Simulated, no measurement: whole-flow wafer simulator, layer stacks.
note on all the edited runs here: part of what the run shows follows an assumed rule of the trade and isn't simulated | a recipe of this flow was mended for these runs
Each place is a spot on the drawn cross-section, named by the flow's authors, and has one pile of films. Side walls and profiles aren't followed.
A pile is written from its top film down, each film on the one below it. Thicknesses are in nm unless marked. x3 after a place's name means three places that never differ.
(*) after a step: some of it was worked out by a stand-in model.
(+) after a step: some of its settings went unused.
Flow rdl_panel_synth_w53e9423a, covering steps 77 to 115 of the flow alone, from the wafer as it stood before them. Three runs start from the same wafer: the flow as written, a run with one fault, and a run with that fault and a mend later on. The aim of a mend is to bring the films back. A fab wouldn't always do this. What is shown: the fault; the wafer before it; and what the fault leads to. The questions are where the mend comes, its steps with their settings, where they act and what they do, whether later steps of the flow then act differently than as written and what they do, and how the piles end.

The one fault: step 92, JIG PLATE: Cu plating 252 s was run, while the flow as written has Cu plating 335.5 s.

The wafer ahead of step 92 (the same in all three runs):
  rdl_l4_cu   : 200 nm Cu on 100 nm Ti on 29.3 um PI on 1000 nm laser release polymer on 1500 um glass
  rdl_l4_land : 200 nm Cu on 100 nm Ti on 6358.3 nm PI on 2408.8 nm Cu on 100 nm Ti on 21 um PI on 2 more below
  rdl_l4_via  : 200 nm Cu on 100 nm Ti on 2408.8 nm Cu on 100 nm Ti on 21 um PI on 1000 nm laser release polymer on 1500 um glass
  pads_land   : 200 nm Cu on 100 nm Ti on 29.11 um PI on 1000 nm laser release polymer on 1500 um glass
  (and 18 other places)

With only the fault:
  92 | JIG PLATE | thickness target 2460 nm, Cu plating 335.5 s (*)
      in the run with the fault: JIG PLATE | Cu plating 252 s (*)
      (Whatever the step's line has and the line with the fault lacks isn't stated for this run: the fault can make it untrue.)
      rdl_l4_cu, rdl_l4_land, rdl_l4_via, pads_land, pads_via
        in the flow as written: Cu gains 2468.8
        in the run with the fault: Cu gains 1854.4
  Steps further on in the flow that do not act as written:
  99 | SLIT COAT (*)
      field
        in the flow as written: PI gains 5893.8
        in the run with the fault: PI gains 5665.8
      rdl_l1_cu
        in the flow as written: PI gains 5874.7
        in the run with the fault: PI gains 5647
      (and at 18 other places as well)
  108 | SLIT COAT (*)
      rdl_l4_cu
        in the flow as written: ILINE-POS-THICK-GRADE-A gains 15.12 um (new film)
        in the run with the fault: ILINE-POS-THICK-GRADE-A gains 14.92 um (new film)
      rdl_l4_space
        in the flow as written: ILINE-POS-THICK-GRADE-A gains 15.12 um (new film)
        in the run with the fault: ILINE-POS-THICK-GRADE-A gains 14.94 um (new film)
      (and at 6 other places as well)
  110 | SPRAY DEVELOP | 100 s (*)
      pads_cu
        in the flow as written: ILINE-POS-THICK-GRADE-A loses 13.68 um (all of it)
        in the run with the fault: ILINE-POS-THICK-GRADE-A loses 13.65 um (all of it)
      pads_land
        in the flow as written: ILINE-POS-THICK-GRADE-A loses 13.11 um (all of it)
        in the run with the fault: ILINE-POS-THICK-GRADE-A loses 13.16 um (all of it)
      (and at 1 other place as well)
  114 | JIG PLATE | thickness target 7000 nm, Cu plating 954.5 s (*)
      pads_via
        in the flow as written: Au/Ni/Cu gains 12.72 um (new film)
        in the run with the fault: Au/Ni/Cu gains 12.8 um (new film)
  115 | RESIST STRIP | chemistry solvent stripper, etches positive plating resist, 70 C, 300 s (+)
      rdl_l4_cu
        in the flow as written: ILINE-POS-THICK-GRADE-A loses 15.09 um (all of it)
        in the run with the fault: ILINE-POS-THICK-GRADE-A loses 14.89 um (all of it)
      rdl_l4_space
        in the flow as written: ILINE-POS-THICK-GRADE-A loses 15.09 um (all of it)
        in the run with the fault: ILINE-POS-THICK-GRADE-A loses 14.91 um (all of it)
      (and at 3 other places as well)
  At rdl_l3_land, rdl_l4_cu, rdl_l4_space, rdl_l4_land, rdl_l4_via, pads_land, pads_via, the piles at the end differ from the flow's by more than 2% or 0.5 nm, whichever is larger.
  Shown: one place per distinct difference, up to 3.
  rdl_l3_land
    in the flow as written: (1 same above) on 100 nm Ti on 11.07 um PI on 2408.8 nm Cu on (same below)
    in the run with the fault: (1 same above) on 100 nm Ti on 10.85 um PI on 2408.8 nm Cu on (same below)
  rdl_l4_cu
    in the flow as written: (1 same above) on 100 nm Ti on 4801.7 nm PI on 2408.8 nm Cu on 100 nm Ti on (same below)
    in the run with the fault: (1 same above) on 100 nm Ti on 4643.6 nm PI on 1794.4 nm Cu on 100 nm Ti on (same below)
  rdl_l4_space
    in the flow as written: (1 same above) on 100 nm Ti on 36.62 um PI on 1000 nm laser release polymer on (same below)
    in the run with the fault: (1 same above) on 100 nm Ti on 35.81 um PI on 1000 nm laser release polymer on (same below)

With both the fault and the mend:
  The mend follows step 92.
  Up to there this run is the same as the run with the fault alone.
  92a | JIG PLATE | Cu plating 83.54 s (*) (the flow's step 92, run once more with other settings)
      rdl_l4_cu, rdl_l4_land, rdl_l4_via, pads_land, pads_via
        Cu gains 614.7
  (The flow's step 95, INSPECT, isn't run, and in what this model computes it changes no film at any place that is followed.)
  Steps further on in the flow that do not act as written:
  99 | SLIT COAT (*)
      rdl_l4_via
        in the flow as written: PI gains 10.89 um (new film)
        in the run with the mend: PI gains 10.9 um (new film)
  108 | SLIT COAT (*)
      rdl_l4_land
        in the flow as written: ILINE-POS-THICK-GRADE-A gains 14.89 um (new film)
        in the run with the mend: ILINE-POS-THICK-GRADE-A gains 14.88 um (new film)
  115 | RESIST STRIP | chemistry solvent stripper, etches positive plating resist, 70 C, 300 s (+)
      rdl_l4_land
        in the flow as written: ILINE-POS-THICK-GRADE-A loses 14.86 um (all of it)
        in the run with the mend: ILINE-POS-THICK-GRADE-A loses 14.85 um (all of it)
  The piles end only slightly different from the flow's at the places that both follow, by no more than 2% or 0.5 nm, whichever is larger.
